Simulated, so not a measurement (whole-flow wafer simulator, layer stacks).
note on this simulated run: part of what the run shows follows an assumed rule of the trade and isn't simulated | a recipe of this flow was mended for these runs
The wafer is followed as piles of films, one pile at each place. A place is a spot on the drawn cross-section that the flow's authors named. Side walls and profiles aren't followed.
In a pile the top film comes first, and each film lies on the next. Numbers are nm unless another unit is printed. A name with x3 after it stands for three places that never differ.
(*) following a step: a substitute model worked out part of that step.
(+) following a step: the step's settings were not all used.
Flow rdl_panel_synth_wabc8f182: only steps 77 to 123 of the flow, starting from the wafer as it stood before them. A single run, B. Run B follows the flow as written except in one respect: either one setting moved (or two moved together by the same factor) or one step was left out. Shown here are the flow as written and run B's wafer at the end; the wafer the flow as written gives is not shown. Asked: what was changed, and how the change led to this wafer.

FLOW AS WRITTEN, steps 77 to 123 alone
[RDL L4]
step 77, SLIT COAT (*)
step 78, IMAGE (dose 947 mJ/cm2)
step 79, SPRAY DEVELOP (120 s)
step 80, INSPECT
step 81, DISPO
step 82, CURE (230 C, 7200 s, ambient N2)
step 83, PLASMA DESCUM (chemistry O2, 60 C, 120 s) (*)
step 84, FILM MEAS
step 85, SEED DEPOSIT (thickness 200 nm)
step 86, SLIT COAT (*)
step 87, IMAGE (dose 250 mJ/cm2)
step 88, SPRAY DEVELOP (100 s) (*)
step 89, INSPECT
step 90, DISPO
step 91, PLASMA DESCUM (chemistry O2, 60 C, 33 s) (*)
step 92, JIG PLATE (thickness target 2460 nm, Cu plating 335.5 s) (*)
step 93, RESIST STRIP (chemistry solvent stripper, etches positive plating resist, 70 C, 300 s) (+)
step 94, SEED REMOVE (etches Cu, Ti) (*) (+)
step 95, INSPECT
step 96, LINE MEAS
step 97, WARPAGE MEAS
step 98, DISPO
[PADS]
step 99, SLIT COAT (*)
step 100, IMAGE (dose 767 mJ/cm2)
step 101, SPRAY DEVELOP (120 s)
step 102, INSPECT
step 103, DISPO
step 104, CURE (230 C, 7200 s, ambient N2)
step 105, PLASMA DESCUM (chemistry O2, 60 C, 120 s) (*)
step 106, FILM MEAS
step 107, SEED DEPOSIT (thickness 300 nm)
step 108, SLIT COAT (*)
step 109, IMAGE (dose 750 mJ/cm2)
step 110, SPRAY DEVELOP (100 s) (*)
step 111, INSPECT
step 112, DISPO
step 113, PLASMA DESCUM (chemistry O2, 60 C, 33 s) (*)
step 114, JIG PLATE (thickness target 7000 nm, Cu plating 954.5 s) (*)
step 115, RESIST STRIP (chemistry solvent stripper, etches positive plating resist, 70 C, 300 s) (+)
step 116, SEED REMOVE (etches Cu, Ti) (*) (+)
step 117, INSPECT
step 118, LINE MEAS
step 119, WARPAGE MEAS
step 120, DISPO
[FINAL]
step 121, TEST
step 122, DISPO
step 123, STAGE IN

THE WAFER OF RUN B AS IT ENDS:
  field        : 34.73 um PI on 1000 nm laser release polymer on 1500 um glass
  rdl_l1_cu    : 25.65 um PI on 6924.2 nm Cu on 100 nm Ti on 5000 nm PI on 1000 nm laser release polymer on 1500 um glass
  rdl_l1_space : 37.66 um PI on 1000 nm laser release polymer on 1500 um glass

What caused this: step 92, JIG PLATE: Cu plating 234.8 s was run, though the flow has Cu plating 335.5 s.

Step by step, how the change led to this:
  step 92, JIG PLATE (thickness target 2460 nm, Cu plating 335.5 s) (*)
      rdl_l4_cu, rdl_l4_land, rdl_l4_via, pads_land, pads_via: +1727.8 Cu (it would be, as written: +2468.8 Cu)
  step 99, SLIT COAT (*)
      field: +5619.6 PI (it would be, as written: +5893.8 PI)
      rdl_l1_cu: +5600.8 PI (it would be, as written: +5874.7 PI)
      (also at 19 further places)
  step 108, SLIT COAT (*)
      rdl_l4_cu: +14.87 um ILINE-POS-THICK-GRADE-A (new film) (it would be, as written: +15.12 um ILINE-POS-THICK-GRADE-A (new film))
      rdl_l4_space: +14.92 um ILINE-POS-THICK-GRADE-A (new film) (it would be, as written: +15.12 um ILINE-POS-THICK-GRADE-A (new film))
      (also at 6 further places)
  step 110, SPRAY DEVELOP (100 s) (*)
      pads_cu: -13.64 um ILINE-POS-THICK-GRADE-A (all of it) (it would be, as written: -13.68 um ILINE-POS-THICK-GRADE-A (all of it))
      pads_land: -13.17 um ILINE-POS-THICK-GRADE-A (all of it) (it would be, as written: -13.11 um ILINE-POS-THICK-GRADE-A (all of it))
      (also at 1 further place)
  step 115, RESIST STRIP (chemistry solvent stripper, etches positive plating resist, 70 C, 300 s) (+)
      rdl_l4_cu: -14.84 um ILINE-POS-THICK-GRADE-A (all of it) (it would be, as written: -15.09 um ILINE-POS-THICK-GRADE-A (all of it))
      rdl_l4_space: -14.89 um ILINE-POS-THICK-GRADE-A (all of it) (it would be, as written: -15.09 um ILINE-POS-THICK-GRADE-A (all of it))
      (also at 3 further places)
